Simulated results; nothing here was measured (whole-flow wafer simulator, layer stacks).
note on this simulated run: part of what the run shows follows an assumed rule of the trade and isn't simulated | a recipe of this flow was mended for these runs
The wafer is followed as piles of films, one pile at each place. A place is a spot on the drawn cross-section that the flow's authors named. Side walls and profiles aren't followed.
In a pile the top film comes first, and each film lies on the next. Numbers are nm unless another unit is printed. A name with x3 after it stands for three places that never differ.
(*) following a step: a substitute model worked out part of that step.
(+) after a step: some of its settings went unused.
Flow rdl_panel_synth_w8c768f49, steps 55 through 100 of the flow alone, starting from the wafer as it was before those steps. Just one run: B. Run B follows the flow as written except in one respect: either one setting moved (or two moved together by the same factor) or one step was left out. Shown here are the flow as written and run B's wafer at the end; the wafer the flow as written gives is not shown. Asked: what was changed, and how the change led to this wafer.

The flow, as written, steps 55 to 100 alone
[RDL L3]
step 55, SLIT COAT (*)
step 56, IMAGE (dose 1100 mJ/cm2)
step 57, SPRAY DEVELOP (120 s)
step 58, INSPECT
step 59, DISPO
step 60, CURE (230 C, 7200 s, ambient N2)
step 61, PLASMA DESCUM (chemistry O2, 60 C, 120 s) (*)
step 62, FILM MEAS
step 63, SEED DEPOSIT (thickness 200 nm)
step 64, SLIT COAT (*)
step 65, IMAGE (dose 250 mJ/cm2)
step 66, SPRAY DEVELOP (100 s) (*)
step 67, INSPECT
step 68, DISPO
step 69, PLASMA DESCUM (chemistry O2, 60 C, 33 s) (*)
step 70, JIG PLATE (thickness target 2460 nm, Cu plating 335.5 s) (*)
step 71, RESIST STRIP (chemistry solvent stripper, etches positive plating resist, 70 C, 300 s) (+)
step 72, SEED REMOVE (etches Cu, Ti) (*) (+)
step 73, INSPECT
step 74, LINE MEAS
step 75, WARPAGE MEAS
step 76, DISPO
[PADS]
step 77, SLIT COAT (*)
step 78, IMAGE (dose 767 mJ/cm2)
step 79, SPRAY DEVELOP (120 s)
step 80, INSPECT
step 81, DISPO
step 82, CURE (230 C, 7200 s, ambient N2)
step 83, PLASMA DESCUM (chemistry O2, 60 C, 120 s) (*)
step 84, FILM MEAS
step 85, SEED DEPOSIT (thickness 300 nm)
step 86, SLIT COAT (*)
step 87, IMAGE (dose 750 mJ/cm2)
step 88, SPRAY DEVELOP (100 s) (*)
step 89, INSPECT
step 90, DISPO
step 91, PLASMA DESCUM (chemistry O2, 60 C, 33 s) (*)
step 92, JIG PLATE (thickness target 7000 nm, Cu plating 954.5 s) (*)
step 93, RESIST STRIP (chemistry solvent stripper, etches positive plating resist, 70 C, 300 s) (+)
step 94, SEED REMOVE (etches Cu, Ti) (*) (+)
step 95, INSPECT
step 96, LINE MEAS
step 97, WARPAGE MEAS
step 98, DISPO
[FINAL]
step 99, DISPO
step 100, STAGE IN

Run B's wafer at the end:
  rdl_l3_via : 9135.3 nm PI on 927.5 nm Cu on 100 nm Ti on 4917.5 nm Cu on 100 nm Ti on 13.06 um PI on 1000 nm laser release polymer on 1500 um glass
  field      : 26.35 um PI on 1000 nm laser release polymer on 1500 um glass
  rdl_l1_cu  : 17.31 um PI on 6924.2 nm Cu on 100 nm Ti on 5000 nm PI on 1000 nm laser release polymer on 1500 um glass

What caused this: step 70, JIG PLATE: Cu plating 134.2 s was run, though the flow has Cu plating 335.5 s.

Step by step, how the change led to this:
  step 70, JIG PLATE (thickness target 2460 nm, Cu plating 335.5 s) (*)
      rdl_l3_cu, rdl_l3_land, rdl_l3_via, pads_land, pads_via: Cu gains 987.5 (in the flow as written it would be: Cu gains 2468.8)
  step 77, SLIT COAT (*)
      rdl_l3_via: PI gains 9135.3 (new film) (in the flow as written it would be: PI gains 10.46 um (new film))
      field: PI gains 5354.3 (in the flow as written it would be: PI gains 5893.8)
      (and at 14 other places as well)
  step 86, SLIT COAT (*)
      rdl_l2_cu: ILINE-POS-THICK-GRADE-A gains 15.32 um (new film) (in the flow as written it would be: ILINE-POS-THICK-GRADE-A gains 15.31 um (new film))
      rdl_l2_space: ILINE-POS-THICK-GRADE-A gains 15.34 um (new film) (in the flow as written it would be: ILINE-POS-THICK-GRADE-A gains 15.33 um (new film))
      (and at 10 other places as well)
  step 88, SPRAY DEVELOP (100 s) (*)
      pads_cu: ILINE-POS-THICK-GRADE-A loses 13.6 um (all of it) (in the flow as written it would be: ILINE-POS-THICK-GRADE-A loses 13.68 um (all of it))
      pads_land: ILINE-POS-THICK-GRADE-A loses 13.24 um (all of it) (in the flow as written it would be: ILINE-POS-THICK-GRADE-A loses 13.11 um (all of it))
      (and at 1 other place as well)
  step 92, JIG PLATE (thickness target 7000 nm, Cu plating 954.5 s) (*)
      pads_via: Cu gains 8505 (in the flow as written it would be: Cu gains 8307.4)
  step 93, RESIST STRIP (chemistry solvent stripper, etches positive plating resist, 70 C, 300 s) (+)
      rdl_l2_cu: ILINE-POS-THICK-GRADE-A loses 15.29 um (all of it) (in the flow as written it would be: ILINE-POS-THICK-GRADE-A loses 15.28 um (all of it))
      rdl_l2_space: ILINE-POS-THICK-GRADE-A loses 15.31 um (all of it) (in the flow as written it would be: ILINE-POS-THICK-GRADE-A loses 15.3 um (all of it))
      (and at 7 other places as well)
